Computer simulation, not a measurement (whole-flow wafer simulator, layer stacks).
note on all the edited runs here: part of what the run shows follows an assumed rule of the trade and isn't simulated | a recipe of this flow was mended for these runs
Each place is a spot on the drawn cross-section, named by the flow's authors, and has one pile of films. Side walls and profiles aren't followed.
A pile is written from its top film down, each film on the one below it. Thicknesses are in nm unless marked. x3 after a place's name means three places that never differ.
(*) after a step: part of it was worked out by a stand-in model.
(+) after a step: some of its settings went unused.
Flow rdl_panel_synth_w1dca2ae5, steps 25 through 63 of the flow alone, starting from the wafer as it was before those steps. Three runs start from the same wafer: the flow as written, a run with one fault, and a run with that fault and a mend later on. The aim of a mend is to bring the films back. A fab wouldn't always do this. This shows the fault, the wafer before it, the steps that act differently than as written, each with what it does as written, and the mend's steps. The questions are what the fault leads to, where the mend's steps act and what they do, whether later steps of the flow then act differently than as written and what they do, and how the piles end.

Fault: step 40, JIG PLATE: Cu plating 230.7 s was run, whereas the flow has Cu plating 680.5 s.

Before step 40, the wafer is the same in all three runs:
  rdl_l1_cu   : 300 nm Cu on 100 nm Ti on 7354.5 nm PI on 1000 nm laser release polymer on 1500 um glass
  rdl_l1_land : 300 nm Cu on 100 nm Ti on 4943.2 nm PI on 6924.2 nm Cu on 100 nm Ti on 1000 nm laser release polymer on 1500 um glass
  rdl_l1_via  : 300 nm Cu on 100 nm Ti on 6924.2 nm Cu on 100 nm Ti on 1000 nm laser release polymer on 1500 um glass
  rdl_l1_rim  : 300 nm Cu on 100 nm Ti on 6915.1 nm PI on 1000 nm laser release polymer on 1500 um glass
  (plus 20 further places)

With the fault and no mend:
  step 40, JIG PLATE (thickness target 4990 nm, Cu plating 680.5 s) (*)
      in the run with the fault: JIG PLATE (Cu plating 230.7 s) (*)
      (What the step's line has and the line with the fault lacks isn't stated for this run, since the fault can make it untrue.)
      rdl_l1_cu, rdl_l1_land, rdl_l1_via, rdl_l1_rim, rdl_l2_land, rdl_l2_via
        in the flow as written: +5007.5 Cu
        in the run with the fault: +1697.6 Cu
  Steps later in the flow that act otherwise than as written:
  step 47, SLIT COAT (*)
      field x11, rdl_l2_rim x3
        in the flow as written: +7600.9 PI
        in the run with the fault: +6866.4 PI
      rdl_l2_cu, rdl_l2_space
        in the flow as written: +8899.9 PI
        in the run with the fault: +7298.2 PI
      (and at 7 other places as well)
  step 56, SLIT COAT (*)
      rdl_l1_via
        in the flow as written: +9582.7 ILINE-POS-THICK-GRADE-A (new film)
        in the run with the fault: +10.22 um ILINE-POS-THICK-GRADE-A (new film)
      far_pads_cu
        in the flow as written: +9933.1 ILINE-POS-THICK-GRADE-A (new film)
        in the run with the fault: +9493.9 ILINE-POS-THICK-GRADE-A (new film)
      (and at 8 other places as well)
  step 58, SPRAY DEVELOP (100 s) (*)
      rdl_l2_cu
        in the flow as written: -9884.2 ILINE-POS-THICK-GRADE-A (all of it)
        in the run with the fault: -9442.1 ILINE-POS-THICK-GRADE-A (all of it)
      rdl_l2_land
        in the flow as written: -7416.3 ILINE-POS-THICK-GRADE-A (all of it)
        in the run with the fault: -7918.8 ILINE-POS-THICK-GRADE-A (all of it)
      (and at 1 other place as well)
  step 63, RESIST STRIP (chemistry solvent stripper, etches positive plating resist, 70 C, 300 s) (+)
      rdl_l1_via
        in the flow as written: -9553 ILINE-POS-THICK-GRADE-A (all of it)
        in the run with the fault: -10.19 um ILINE-POS-THICK-GRADE-A (all of it)
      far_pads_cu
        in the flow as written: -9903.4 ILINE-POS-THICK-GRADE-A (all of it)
        in the run with the fault: -9464.2 ILINE-POS-THICK-GRADE-A (all of it)
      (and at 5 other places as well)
  The piles end different from the flow's at field x11, far_pads_cu, rdl_l1_cu and 11 more by more than 2% or 0.5 nm, whichever is larger.
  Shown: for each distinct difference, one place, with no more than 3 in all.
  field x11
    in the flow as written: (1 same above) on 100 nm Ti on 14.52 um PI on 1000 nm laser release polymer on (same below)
    in the run with the fault: (1 same above) on 100 nm Ti on 13.78 um PI on 1000 nm laser release polymer on (same below)
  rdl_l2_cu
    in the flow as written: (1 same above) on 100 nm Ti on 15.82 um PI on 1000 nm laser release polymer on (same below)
    in the run with the fault: (1 same above) on 100 nm Ti on 14.21 um PI on 1000 nm laser release polymer on (same below)
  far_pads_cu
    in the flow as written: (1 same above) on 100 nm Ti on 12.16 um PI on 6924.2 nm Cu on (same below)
    in the run with the fault: (1 same above) on 100 nm Ti on 10.58 um PI on 6924.2 nm Cu on (same below)

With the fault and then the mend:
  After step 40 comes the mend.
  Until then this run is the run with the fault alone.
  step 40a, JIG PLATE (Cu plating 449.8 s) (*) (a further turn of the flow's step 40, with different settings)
      rdl_l1_cu, rdl_l1_land, rdl_l1_via, rdl_l1_rim, rdl_l2_land, rdl_l2_via
        +3309.9 Cu
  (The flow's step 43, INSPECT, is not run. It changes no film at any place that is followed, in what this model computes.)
  Every later step of the flow that is run acts as written at every place that is followed.
  At every place that both follow, the piles at the end match the flow's.
